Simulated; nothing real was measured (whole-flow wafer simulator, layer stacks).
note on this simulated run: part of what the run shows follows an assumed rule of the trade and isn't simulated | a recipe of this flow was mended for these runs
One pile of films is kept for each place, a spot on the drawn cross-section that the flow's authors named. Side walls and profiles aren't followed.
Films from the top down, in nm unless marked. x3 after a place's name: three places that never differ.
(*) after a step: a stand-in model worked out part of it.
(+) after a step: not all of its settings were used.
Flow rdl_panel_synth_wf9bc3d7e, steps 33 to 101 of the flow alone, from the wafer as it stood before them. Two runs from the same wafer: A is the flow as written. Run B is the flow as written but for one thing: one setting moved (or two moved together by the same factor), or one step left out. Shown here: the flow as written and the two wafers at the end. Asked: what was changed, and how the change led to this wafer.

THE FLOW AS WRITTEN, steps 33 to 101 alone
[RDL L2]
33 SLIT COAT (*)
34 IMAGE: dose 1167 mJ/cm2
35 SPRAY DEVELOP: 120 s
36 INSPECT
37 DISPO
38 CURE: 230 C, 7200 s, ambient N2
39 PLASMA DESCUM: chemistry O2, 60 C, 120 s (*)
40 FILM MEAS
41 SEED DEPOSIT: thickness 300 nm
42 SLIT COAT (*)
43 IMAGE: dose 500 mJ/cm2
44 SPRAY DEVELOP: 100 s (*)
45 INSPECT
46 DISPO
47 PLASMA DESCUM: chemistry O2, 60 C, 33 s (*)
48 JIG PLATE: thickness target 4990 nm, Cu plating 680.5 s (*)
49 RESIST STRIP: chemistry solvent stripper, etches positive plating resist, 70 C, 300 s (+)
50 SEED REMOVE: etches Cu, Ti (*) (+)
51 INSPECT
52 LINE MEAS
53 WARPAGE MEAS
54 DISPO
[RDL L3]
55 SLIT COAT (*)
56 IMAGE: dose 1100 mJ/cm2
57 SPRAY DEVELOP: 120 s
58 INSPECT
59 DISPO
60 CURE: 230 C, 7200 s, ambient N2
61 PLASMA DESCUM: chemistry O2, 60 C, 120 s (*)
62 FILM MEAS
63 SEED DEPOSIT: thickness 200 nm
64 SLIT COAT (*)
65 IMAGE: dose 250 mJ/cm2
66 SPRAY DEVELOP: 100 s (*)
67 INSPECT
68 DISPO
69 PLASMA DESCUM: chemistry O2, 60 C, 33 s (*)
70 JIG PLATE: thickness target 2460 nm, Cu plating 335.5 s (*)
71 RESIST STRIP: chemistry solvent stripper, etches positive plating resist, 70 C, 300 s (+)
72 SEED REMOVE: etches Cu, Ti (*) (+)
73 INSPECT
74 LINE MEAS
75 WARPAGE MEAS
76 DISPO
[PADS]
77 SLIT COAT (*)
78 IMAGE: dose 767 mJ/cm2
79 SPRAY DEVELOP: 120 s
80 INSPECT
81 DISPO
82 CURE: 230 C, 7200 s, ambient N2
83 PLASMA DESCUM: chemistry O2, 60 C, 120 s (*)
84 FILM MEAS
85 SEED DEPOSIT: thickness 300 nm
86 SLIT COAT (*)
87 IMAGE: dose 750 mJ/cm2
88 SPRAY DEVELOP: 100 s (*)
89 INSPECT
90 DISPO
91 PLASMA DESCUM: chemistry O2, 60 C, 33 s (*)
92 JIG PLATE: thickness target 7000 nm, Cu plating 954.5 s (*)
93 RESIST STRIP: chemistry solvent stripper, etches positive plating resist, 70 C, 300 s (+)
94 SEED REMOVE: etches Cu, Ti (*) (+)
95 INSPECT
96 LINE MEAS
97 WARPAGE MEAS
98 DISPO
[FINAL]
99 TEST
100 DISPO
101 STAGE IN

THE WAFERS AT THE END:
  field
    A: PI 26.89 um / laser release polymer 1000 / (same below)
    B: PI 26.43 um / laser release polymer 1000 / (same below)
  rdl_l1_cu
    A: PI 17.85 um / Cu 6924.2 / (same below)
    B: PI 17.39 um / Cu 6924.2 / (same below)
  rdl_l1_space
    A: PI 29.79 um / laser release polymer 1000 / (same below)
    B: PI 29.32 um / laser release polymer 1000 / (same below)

The cause: step 48, JIG PLATE: Cu plating 476.3 s was run, where the flow has Cu plating 680.5 s.

How the change led to this, step by step:
  48 JIG PLATE: thickness target 4990 nm, Cu plating 680.5 s (*)
      rdl_l2_cu, rdl_l2_land, rdl_l2_via, rdl_l2_rim, rdl_l3_land, rdl_l3_via: A Cu +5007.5 | B Cu +3504.9
  55 SLIT COAT (*)
      rdl_l2_space: A PI +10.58 um | B PI +9361.8
      rdl_l2_via: A PI +10.74 um (new film) | B PI +9934.6 (new film)
      (and at 14 more places)
  64 SLIT COAT (*)
      rdl_l3_cu, rdl_l3_space: A ILINE-POS-THICK-GRADE-A +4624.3 (new film) | B ILINE-POS-THICK-GRADE-A +4520 (new film)
      rdl_l2_cu: A ILINE-POS-THICK-GRADE-A +5291.3 (new film) | B ILINE-POS-THICK-GRADE-A +5181.4 (new film)
      (and at 5 more places)
  66 SPRAY DEVELOP: 100 s (*)
      rdl_l3_cu: A ILINE-POS-THICK-GRADE-A -4624.3 (all of it) | B ILINE-POS-THICK-GRADE-A -4520 (all of it)
      rdl_l3_land: A ILINE-POS-THICK-GRADE-A -2880.1 (all of it) | B ILINE-POS-THICK-GRADE-A -2977.1 (all of it)
  71 RESIST STRIP: chemistry solvent stripper, etches positive plating resist, 70 C, 300 s (+)
      rdl_l2_cu: A ILINE-POS-THICK-GRADE-A -5261.6 (all of it) | B ILINE-POS-THICK-GRADE-A -5151.7 (all of it)
      rdl_l2_space: A ILINE-POS-THICK-GRADE-A -5594.9 (all of it) | B ILINE-POS-THICK-GRADE-A -5397.6 (all of it)
      (and at 4 more places)
  77 SLIT COAT (*)
      rdl_l2_space: A PI +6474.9 | B PI +6292.5
      rdl_l1_rim: A PI +5965.6 | B PI +5747.1
      (and at 5 more places)
  86 SLIT COAT (*)
      rdl_l2_cu: A ILINE-POS-THICK-GRADE-A +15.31 um (new film) | B ILINE-POS-THICK-GRADE-A +15.2 um (new film)
      rdl_l2_space: A ILINE-POS-THICK-GRADE-A +15.33 um (new film) | B ILINE-POS-THICK-GRADE-A +15.22 um (new film)
      (and at 8 more places)
  93 RESIST STRIP: chemistry solvent stripper, etches positive plating resist, 70 C, 300 s (+)
      rdl_l2_cu: A ILINE-POS-THICK-GRADE-A -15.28 um (all of it) | B ILINE-POS-THICK-GRADE-A -15.18 um (all of it)
      rdl_l2_space: A ILINE-POS-THICK-GRADE-A -15.3 um (all of it) | B ILINE-POS-THICK-GRADE-A -15.19 um (all of it)
      (and at 8 more places)
